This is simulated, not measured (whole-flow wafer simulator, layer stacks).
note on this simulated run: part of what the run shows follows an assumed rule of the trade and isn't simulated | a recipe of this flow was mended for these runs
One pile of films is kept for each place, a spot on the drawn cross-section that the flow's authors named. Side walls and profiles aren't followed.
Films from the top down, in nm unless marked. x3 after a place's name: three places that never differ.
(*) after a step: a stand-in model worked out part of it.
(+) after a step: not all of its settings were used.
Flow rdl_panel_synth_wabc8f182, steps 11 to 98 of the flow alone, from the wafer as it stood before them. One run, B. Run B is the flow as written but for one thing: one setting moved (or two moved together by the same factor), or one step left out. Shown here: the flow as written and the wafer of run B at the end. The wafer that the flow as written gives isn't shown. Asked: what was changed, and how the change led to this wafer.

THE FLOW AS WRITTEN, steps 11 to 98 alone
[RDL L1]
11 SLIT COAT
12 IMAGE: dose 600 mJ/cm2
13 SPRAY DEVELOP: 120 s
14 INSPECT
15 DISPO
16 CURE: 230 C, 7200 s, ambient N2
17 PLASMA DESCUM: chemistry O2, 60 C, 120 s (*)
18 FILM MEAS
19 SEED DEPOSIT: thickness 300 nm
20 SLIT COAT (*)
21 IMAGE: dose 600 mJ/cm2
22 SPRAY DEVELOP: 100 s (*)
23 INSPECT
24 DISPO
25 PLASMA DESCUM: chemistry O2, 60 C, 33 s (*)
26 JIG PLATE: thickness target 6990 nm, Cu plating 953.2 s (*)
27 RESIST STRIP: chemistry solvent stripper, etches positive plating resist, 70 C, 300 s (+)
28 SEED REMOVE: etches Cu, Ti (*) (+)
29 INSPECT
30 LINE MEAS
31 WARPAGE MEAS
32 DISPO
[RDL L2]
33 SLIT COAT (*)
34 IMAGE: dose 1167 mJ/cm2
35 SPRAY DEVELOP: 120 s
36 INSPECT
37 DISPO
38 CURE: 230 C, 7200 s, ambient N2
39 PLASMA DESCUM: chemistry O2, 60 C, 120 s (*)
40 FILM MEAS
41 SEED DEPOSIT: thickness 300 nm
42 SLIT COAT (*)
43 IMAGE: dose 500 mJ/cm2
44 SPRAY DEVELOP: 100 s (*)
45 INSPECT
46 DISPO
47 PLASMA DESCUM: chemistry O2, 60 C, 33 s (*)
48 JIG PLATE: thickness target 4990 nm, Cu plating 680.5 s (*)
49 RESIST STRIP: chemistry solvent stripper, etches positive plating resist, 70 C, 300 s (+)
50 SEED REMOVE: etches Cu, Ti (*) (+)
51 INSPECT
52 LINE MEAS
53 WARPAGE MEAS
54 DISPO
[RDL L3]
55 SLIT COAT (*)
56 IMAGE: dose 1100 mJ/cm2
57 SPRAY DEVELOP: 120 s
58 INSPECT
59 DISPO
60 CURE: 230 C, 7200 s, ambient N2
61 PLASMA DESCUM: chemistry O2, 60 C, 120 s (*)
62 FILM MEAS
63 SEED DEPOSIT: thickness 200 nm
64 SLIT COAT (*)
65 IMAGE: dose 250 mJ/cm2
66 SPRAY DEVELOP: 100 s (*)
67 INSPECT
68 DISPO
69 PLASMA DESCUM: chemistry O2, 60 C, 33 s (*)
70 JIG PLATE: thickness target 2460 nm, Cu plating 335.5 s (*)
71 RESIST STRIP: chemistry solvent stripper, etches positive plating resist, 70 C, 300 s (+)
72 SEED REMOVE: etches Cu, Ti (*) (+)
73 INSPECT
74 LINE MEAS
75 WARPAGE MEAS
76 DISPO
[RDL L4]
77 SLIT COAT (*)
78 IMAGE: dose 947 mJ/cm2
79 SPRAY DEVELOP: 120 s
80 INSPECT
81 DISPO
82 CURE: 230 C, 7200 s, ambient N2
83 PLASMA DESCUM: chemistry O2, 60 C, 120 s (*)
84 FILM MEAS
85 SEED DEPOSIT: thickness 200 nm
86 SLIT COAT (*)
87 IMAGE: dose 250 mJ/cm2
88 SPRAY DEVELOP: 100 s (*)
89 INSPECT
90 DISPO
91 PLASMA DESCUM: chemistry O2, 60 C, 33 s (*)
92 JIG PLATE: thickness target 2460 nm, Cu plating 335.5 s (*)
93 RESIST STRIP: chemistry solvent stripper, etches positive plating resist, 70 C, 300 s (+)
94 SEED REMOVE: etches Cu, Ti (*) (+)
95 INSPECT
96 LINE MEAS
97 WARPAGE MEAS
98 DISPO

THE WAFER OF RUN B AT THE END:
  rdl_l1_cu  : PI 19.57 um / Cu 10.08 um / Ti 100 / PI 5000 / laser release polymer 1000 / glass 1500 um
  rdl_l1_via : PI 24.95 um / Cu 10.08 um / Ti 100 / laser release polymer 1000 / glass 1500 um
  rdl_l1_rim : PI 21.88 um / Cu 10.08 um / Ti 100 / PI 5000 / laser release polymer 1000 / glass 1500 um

The cause: step 26, JIG PLATE: Cu plating 1382 s was run, where the flow has Cu plating 953.2 s.

How the change led to this, step by step:
  26 JIG PLATE: thickness target 6990 nm, Cu plating 953.2 s (*)
      rdl_l1_cu, rdl_l1_via, rdl_l1_rim, rdl_l2_land, rdl_l2_via: Cu +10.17 um (as written it would be: Cu +7014.2)
  33 SLIT COAT (*)
      rdl_l2_cu, rdl_l2_space: PI +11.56 um (as written it would be: PI +9908.1)
      field x3, rdl_l3_cu, rdl_l3_space and 9 more: PI +8815.5 (as written it would be: PI +8062.5)
      (and at 5 more places)
  42 SLIT COAT (*)
      rdl_l1_via: ILINE-POS-THICK-GRADE-A +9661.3 (new film) (as written it would be: ILINE-POS-THICK-GRADE-A +10.08 um (new film))
      rdl_l2_cu, rdl_l2_space: ILINE-POS-THICK-GRADE-A +10.47 um (new film) (as written it would be: ILINE-POS-THICK-GRADE-A +10.13 um (new film))
      (and at 4 more places)
  44 SPRAY DEVELOP: 100 s (*)
      rdl_l2_cu: ILINE-POS-THICK-GRADE-A -10.47 um (all of it) (as written it would be: ILINE-POS-THICK-GRADE-A -10.13 um (all of it))
      rdl_l2_land: ILINE-POS-THICK-GRADE-A -6744.9 (all of it) (as written it would be: ILINE-POS-THICK-GRADE-A -7139.5 (all of it))
      (and at 1 more place)
  49 RESIST STRIP: chemistry solvent stripper, etches positive plating resist, 70 C, 300 s (+)
      rdl_l1_via: ILINE-POS-THICK-GRADE-A -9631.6 (all of it) (as written it would be: ILINE-POS-THICK-GRADE-A -10.05 um (all of it))
      rdl_l1_space: ILINE-POS-THICK-GRADE-A -10.87 um (all of it) (as written it would be: ILINE-POS-THICK-GRADE-A -10.49 um (all of it))
      (and at 2 more places)
  55 SLIT COAT (*)
      rdl_l1_space: PI +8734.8 (as written it would be: PI +8409.5)
      rdl_l1_via: PI +7657.1 (as written it would be: PI +8010.4)
      (and at 5 more places)
  64 SLIT COAT (*)
      rdl_l1_space: ILINE-POS-THICK-GRADE-A +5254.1 (new film) (as written it would be: ILINE-POS-THICK-GRADE-A +5109.9 (new film))
      rdl_l1_via: ILINE-POS-THICK-GRADE-A +4774.3 (new film) (as written it would be: ILINE-POS-THICK-GRADE-A +4989.6 (new film))
      (and at 4 more places)
  71 RESIST STRIP: chemistry solvent stripper, etches positive plating resist, 70 C, 300 s (+)
      rdl_l1_space: ILINE-POS-THICK-GRADE-A -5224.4 (all of it) (as written it would be: ILINE-POS-THICK-GRADE-A -5080.2 (all of it))
      rdl_l1_via: ILINE-POS-THICK-GRADE-A -4744.6 (all of it) (as written it would be: ILINE-POS-THICK-GRADE-A -4959.9 (all of it))
      (and at 4 more places)
  77 SLIT COAT (*)
      rdl_l1_via: PI +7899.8 (as written it would be: PI +8105.1)
      rdl_l2_cu: PI +8545.1 (as written it would be: PI +8370)
      (and at 2 more places)
  86 SLIT COAT (*)
      rdl_l1_via: ILINE-POS-THICK-GRADE-A +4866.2 (new film) (as written it would be: ILINE-POS-THICK-GRADE-A +4984.5 (new film))
      rdl_l2_via: ILINE-POS-THICK-GRADE-A +4547.8 (new film) (as written it would be: ILINE-POS-THICK-GRADE-A +4655.1 (new film))
  93 RESIST STRIP: chemistry solvent stripper, etches positive plating resist, 70 C, 300 s (+)
      rdl_l1_via: ILINE-POS-THICK-GRADE-A -4836.5 (all of it) (as written it would be: ILINE-POS-THICK-GRADE-A -4954.8 (all of it))
      rdl_l2_via: ILINE-POS-THICK-GRADE-A -4518.1 (all of it) (as written it would be: ILINE-POS-THICK-GRADE-A -4625.4 (all of it))
